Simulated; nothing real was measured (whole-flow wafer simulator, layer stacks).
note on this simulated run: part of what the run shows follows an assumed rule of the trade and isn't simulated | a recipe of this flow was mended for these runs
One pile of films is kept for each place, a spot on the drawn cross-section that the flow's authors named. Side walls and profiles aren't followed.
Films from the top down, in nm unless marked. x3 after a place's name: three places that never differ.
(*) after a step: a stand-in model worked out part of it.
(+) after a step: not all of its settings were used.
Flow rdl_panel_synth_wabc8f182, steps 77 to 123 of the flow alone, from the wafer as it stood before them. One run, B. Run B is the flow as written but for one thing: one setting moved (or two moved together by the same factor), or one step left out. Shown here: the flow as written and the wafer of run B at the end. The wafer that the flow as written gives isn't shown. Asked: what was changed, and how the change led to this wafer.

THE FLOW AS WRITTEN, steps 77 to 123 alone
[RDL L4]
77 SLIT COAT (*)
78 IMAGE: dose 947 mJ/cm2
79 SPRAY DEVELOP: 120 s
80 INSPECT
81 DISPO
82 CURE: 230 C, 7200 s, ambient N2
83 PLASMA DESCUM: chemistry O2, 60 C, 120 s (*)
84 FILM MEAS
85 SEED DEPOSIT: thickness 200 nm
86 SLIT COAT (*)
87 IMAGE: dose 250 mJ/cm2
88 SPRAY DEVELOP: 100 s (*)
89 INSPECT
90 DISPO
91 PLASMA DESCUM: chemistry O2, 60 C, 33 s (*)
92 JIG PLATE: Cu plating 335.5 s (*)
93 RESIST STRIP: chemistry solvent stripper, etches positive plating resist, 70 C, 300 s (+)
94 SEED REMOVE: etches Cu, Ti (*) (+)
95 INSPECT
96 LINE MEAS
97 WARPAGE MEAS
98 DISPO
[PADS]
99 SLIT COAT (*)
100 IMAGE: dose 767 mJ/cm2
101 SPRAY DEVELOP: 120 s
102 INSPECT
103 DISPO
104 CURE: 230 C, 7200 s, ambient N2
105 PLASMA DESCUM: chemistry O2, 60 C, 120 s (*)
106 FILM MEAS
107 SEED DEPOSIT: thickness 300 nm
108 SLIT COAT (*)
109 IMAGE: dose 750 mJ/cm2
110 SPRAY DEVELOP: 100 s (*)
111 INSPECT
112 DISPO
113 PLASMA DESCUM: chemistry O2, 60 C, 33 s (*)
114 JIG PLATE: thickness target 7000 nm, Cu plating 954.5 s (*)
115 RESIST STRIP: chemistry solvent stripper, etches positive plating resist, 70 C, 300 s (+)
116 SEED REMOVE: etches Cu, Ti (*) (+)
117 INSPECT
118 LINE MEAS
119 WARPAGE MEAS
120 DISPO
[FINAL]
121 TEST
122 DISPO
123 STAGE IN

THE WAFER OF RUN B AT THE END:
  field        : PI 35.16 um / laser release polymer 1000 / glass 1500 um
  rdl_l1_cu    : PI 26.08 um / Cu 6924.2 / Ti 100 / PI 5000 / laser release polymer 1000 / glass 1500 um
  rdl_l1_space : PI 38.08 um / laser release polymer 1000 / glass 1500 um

The cause: step 92, JIG PLATE: Cu plating 389.2 s was run, where the flow has Cu plating 335.5 s.

How the change led to this, step by step:
  92 JIG PLATE: Cu plating 335.5 s (*)
      rdl_l4_cu, rdl_l4_land, rdl_l4_via, pads_land, pads_via: Cu +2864 (as written it would be: Cu +2468.8)
  99 SLIT COAT (*)
      field: PI +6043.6 (as written it would be: PI +5893.8)
      rdl_l1_cu: PI +6024.3 (as written it would be: PI +5874.7)
      (and at 17 more places)
  108 SLIT COAT (*)
      rdl_l3_via: ILINE-POS-THICK-GRADE-A +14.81 um (new film) (as written it would be: ILINE-POS-THICK-GRADE-A +14.8 um (new film))
      rdl_l4_cu: ILINE-POS-THICK-GRADE-A +15.21 um (new film) (as written it would be: ILINE-POS-THICK-GRADE-A +15.12 um (new film))
      (and at 7 more places)
  110 SPRAY DEVELOP: 100 s (*)
      pads_cu: ILINE-POS-THICK-GRADE-A -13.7 um (all of it) (as written it would be: ILINE-POS-THICK-GRADE-A -13.68 um (all of it))
      pads_land: ILINE-POS-THICK-GRADE-A -13.08 um (all of it) (as written it would be: ILINE-POS-THICK-GRADE-A -13.11 um (all of it))
      (and at 1 more place)
  115 RESIST STRIP: chemistry solvent stripper, etches positive plating resist, 70 C, 300 s (+)
      rdl_l3_via: ILINE-POS-THICK-GRADE-A -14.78 um (all of it) (as written it would be: ILINE-POS-THICK-GRADE-A -14.77 um (all of it))
      rdl_l4_cu: ILINE-POS-THICK-GRADE-A -15.18 um (all of it) (as written it would be: ILINE-POS-THICK-GRADE-A -15.09 um (all of it))
      (and at 4 more places)
